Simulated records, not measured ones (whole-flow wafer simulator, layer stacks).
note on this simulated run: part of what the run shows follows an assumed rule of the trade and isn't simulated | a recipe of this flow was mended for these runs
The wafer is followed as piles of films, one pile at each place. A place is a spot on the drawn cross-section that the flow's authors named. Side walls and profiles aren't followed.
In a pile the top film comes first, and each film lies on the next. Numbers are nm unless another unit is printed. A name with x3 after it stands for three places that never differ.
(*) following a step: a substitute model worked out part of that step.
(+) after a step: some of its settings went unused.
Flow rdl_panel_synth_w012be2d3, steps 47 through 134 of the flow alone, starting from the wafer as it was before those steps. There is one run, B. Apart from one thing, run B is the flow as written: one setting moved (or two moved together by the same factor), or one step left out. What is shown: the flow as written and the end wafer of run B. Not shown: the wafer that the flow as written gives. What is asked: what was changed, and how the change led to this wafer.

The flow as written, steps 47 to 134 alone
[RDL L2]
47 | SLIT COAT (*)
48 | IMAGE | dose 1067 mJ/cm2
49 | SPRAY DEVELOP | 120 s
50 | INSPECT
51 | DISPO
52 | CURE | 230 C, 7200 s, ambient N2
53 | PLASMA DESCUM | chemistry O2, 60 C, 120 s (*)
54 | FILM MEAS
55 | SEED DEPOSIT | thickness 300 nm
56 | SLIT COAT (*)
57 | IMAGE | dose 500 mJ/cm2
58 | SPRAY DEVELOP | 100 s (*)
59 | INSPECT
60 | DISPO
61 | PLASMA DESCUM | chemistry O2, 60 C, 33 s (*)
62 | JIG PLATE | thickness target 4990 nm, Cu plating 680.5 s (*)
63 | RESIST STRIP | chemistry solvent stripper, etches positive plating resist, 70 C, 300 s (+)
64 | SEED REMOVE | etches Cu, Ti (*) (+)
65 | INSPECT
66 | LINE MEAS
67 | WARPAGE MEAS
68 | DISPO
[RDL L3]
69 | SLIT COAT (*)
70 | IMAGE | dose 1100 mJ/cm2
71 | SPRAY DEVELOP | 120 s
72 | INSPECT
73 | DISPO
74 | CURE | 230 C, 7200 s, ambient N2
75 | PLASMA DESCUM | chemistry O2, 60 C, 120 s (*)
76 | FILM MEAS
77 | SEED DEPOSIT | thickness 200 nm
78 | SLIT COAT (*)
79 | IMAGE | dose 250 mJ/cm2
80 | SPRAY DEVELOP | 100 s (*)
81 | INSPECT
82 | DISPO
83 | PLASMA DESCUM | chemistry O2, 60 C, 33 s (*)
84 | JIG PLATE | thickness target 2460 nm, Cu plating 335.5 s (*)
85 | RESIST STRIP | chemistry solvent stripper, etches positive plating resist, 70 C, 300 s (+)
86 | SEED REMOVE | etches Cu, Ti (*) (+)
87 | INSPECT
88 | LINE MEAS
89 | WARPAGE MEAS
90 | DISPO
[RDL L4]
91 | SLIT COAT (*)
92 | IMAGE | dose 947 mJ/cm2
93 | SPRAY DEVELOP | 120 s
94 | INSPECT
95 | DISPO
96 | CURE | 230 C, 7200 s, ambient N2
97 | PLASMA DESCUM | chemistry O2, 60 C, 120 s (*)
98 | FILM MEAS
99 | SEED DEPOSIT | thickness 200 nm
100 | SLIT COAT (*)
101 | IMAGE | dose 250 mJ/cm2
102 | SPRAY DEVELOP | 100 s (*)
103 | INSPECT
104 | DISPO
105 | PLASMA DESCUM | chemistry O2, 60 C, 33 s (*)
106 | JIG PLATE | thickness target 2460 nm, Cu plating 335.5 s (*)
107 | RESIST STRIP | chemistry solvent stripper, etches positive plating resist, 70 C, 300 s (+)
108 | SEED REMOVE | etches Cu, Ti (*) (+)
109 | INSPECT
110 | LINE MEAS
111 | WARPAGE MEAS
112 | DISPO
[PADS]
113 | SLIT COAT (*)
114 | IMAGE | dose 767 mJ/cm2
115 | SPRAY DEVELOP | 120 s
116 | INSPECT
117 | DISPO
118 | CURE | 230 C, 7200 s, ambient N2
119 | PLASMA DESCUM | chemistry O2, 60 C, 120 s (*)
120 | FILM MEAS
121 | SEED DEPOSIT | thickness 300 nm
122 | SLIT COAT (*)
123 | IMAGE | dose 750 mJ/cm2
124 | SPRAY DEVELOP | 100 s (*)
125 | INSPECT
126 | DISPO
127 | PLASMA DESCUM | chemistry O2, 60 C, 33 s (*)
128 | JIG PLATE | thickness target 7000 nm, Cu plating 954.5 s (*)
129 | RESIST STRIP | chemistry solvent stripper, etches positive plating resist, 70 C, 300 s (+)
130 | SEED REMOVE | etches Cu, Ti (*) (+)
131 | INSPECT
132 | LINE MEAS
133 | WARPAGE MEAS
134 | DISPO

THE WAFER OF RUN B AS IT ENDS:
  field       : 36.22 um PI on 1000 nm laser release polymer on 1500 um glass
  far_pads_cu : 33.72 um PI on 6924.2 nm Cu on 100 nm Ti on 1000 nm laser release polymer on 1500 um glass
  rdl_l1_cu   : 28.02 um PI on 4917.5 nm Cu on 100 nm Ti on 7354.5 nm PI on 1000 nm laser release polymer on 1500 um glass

What caused this: step 62, JIG PLATE: Cu plating 578.4 s was run, whereas the flow has Cu plating 680.5 s.

The path from the change to this, step by step:
  62 | JIG PLATE | thickness target 4990 nm, Cu plating 680.5 s (*)
      rdl_l2_cu, rdl_l2_land, rdl_l2_via, rdl_l2_rim, rdl_l3_land, rdl_l3_via: Cu gains 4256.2 (in the flow as written it would be: Cu gains 5007.5)
  69 | SLIT COAT (*)
      rdl_l2_space: PI gains 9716 (in the flow as written it would be: PI gains 10.31 um)
      field, rdl_l4_cu, rdl_l4_space and 6 more: PI gains 7700.8 (in the flow as written it would be: PI gains 7936.4)
      (also at 10 further places)
  78 | SLIT COAT (*)
      rdl_l2_space: ILINE-POS-THICK-GRADE-A gains 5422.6 (new film) (in the flow as written it would be: ILINE-POS-THICK-GRADE-A gains 5535.4 (new film))
      rdl_l1_rim: ILINE-POS-THICK-GRADE-A gains 4991 (new film) (in the flow as written it would be: ILINE-POS-THICK-GRADE-A gains 5099.6 (new film))
      (also at 1 further place)
  85 | RESIST STRIP | chemistry solvent stripper, etches positive plating resist, 70 C, 300 s (+)
      rdl_l2_space: ILINE-POS-THICK-GRADE-A loses 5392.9 (all of it) (in the flow as written it would be: ILINE-POS-THICK-GRADE-A loses 5505.7 (all of it))
      rdl_l1_rim: ILINE-POS-THICK-GRADE-A loses 4961.3 (all of it) (in the flow as written it would be: ILINE-POS-THICK-GRADE-A loses 5069.9 (all of it))
      (also at 1 further place)
  91 | SLIT COAT (*)
      far_pads_cu: PI gains 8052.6 (in the flow as written it would be: PI gains 7829.7)
      rdl_l1_cu: PI gains 8323.3 (in the flow as written it would be: PI gains 8062.8)
      (also at 5 further places)
  100 | SLIT COAT (*)
      rdl_l1_cu: ILINE-POS-THICK-GRADE-A gains 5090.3 (new film) (in the flow as written it would be: ILINE-POS-THICK-GRADE-A gains 5202.8 (new film))
      rdl_l1_space: ILINE-POS-THICK-GRADE-A gains 5094.4 (new film) (in the flow as written it would be: ILINE-POS-THICK-GRADE-A gains 5250.1 (new film))
  107 | RESIST STRIP | chemistry solvent stripper, etches positive plating resist, 70 C, 300 s (+)
      rdl_l1_cu: ILINE-POS-THICK-GRADE-A loses 5060.6 (all of it) (in the flow as written it would be: ILINE-POS-THICK-GRADE-A loses 5173.1 (all of it))
      rdl_l1_space: ILINE-POS-THICK-GRADE-A loses 5064.7 (all of it) (in the flow as written it would be: ILINE-POS-THICK-GRADE-A loses 5220.4 (all of it))
  122 | SLIT COAT (*)
      rdl_l2_cu, rdl_l2_space: ILINE-POS-THICK-GRADE-A gains 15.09 um (new film) (in the flow as written it would be: ILINE-POS-THICK-GRADE-A gains 15.12 um (new film))
      rdl_l1_cu: ILINE-POS-THICK-GRADE-A gains 15.15 um (new film) (in the flow as written it would be: ILINE-POS-THICK-GRADE-A gains 15.16 um (new film))
      (also at 9 further places)
  129 | RESIST STRIP | chemistry solvent stripper, etches positive plating resist, 70 C, 300 s (+)
      rdl_l2_cu, rdl_l2_space: ILINE-POS-THICK-GRADE-A loses 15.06 um (all of it) (in the flow as written it would be: ILINE-POS-THICK-GRADE-A loses 15.09 um (all of it))
      far_pads_cu: ILINE-POS-THICK-GRADE-A loses 14.94 um (all of it) (in the flow as written it would be: ILINE-POS-THICK-GRADE-A loses 14.93 um (all of it))
      (also at 11 further places)
